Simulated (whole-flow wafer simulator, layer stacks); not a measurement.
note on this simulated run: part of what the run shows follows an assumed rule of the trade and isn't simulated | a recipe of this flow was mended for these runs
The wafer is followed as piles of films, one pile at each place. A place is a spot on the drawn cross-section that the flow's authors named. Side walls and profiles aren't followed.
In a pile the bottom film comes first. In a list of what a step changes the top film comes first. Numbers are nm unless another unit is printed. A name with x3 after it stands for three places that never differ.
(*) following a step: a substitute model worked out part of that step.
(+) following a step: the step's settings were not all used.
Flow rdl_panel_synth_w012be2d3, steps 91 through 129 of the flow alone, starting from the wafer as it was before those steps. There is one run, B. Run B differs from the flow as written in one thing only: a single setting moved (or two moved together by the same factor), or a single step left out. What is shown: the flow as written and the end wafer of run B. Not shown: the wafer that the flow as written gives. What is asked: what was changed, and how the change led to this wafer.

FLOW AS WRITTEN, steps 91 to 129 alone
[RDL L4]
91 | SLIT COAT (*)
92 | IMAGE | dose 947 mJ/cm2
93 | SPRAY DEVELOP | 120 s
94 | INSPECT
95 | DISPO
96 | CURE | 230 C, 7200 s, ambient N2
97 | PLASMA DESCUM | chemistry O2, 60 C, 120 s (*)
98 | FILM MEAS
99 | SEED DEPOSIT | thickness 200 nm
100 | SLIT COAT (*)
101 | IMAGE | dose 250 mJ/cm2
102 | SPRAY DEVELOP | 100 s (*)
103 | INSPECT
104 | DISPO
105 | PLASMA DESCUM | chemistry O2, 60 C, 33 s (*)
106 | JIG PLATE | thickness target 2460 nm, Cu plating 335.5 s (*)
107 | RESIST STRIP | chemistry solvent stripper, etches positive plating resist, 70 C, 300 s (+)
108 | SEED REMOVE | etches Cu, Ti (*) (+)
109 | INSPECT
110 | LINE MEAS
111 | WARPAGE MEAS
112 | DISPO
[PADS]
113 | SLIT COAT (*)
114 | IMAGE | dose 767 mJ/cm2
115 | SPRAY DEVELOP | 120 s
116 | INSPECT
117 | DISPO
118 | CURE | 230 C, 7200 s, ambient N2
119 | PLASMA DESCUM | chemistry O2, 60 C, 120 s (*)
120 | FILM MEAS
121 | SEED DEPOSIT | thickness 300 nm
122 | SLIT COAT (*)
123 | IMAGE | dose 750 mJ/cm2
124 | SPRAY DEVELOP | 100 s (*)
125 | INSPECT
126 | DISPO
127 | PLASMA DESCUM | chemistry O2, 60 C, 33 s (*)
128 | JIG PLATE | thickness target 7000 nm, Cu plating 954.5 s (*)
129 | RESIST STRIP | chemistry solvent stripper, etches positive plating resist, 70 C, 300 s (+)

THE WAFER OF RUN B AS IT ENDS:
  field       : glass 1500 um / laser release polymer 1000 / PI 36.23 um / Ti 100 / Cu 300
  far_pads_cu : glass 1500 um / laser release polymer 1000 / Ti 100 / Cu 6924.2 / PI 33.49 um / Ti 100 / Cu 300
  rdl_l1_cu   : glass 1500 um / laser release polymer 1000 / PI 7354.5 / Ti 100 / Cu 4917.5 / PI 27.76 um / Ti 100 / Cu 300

The reason: step 106, JIG PLATE: Cu plating 250.3 s was run, though the flow has Cu plating 335.5 s.

Step by step, how the change led to this:
  106 | JIG PLATE | thickness target 2460 nm, Cu plating 335.5 s (*)
      rdl_l4_cu, rdl_l4_land, rdl_l4_via, pads_land, pads_via: +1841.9 Cu (as written it would have been: +2468.8 Cu)
  113 | SLIT COAT (*)
      field: +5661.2 PI (as written it would have been: +5893.8 PI)
      far_pads_cu: +5612.1 PI (as written it would have been: +5844.2 PI)
      (and at 20 other places as well)
  122 | SLIT COAT (*)
      rdl_l2_land: +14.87 um ILINE-POS-THICK-GRADE-A (new film) (as written it would have been: +14.88 um ILINE-POS-THICK-GRADE-A (new film))
      rdl_l4_cu: +14.91 um ILINE-POS-THICK-GRADE-A (new film) (as written it would have been: +15.12 um ILINE-POS-THICK-GRADE-A (new film))
      (and at 7 other places as well)
  124 | SPRAY DEVELOP | 100 s (*)
      pads_cu: -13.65 um ILINE-POS-THICK-GRADE-A (all of it) (as written it would have been: -13.68 um ILINE-POS-THICK-GRADE-A (all of it))
      pads_land: -13.16 um ILINE-POS-THICK-GRADE-A (all of it) (as written it would have been: -13.11 um ILINE-POS-THICK-GRADE-A (all of it))
      (and at 1 other place as well)
  129 | RESIST STRIP | chemistry solvent stripper, etches positive plating resist, 70 C, 300 s (+)
      rdl_l2_cu, rdl_l2_space: -15.1 um ILINE-POS-THICK-GRADE-A (all of it) (as written it would have been: -15.09 um ILINE-POS-THICK-GRADE-A (all of it))
      rdl_l2_land: -14.84 um ILINE-POS-THICK-GRADE-A (all of it) (as written it would have been: -14.85 um ILINE-POS-THICK-GRADE-A (all of it))
      (and at 5 other places as well)
